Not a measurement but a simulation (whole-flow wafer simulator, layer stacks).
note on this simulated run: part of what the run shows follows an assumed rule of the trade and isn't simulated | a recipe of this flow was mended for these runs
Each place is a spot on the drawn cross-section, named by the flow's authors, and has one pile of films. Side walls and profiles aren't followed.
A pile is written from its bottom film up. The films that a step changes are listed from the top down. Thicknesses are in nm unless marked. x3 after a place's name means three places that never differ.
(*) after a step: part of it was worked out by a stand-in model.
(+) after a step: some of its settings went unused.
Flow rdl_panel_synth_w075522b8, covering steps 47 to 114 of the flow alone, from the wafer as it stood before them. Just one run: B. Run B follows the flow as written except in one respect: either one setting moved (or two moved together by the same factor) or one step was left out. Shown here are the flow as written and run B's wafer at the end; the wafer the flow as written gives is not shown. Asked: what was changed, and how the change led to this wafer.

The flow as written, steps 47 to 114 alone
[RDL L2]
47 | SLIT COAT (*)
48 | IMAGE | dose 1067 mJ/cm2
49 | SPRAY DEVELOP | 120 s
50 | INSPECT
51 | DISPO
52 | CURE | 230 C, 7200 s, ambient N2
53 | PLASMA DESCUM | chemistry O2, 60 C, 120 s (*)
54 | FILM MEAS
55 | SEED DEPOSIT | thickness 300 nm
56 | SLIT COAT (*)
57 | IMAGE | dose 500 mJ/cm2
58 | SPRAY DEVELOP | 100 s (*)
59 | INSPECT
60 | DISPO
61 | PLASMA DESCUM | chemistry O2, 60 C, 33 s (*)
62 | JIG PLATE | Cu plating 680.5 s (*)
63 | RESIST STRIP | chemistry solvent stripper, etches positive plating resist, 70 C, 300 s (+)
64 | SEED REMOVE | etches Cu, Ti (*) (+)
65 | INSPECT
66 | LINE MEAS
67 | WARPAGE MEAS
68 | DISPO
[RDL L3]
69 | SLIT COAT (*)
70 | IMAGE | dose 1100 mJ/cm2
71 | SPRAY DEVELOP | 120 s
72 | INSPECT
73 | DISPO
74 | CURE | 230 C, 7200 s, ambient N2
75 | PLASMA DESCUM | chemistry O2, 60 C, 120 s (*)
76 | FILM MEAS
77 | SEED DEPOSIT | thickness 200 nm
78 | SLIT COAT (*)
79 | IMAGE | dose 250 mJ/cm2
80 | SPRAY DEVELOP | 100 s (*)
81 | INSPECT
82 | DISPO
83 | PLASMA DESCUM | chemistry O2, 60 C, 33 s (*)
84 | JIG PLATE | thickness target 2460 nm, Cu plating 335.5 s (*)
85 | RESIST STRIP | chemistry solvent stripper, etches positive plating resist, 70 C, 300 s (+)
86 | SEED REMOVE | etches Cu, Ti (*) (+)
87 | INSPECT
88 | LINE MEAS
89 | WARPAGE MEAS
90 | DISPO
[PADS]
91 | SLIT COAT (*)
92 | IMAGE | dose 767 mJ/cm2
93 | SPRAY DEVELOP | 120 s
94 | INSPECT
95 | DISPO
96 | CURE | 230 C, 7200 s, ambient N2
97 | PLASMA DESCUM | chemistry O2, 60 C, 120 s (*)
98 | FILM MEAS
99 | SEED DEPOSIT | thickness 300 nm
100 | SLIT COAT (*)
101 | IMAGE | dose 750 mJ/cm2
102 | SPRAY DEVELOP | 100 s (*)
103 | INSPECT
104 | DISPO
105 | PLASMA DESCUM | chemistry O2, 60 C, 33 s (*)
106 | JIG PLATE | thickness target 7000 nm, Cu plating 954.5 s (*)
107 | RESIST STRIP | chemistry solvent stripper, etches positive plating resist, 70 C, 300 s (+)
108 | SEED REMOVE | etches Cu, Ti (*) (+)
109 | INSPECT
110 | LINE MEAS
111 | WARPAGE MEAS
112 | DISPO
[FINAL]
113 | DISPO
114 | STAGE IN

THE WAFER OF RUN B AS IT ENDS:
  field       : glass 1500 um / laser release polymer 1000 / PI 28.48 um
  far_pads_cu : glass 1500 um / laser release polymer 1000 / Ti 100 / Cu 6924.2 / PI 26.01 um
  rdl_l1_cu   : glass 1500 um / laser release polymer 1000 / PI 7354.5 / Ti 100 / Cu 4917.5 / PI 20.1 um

Cause: step 62, JIG PLATE: Cu plating 734.9 s was run, whereas the flow has Cu plating 680.5 s.

How this came from the change, step by step:
  62 | JIG PLATE | Cu plating 680.5 s (*)
      rdl_l2_cu, rdl_l2_land, rdl_l2_via, rdl_l2_rim, rdl_l3_land, rdl_l3_via: +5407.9 Cu (it would be, as written: +5007.5 Cu)
  69 | SLIT COAT (*)
      rdl_l3_cu, rdl_l3_space: +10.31 um PI (it would be, as written: +9998.1 PI)
      rdl_l2_space: +10.63 um PI (it would be, as written: +10.31 um PI)
      (also at 3 further places)
  78 | SLIT COAT (*)
      rdl_l2_via: +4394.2 ILINE-POS-THICK-GRADE-A (new film) (it would be, as written: +4519.3 ILINE-POS-THICK-GRADE-A (new film))
  85 | RESIST STRIP | chemistry solvent stripper, etches positive plating resist, 70 C, 300 s (+)
      rdl_l2_via: -4364.5 ILINE-POS-THICK-GRADE-A (all of it) (it would be, as written: -4489.6 ILINE-POS-THICK-GRADE-A (all of it))
  91 | SLIT COAT (*)
      rdl_l2_via: +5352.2 PI (it would be, as written: +5469 PI)
      rdl_l3_via: +10.43 um PI (new film) (it would be, as written: +10.46 um PI (new film))
  100 | SLIT COAT (*)
      rdl_l1_via: +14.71 um ILINE-POS-THICK-GRADE-A (new film) (it would be, as written: +14.7 um ILINE-POS-THICK-GRADE-A (new film))
      rdl_l2_cu: +15.27 um ILINE-POS-THICK-GRADE-A (new film) (it would be, as written: +15.24 um ILINE-POS-THICK-GRADE-A (new film))
      (also at 8 further places)
  107 | RESIST STRIP | chemistry solvent stripper, etches positive plating resist, 70 C, 300 s (+)
      rdl_l2_cu: -15.24 um ILINE-POS-THICK-GRADE-A (all of it) (it would be, as written: -15.21 um ILINE-POS-THICK-GRADE-A (all of it))
      rdl_l2_space: -15.28 um ILINE-POS-THICK-GRADE-A (all of it) (it would be, as written: -15.24 um ILINE-POS-THICK-GRADE-A (all of it))
      (also at 7 further places)
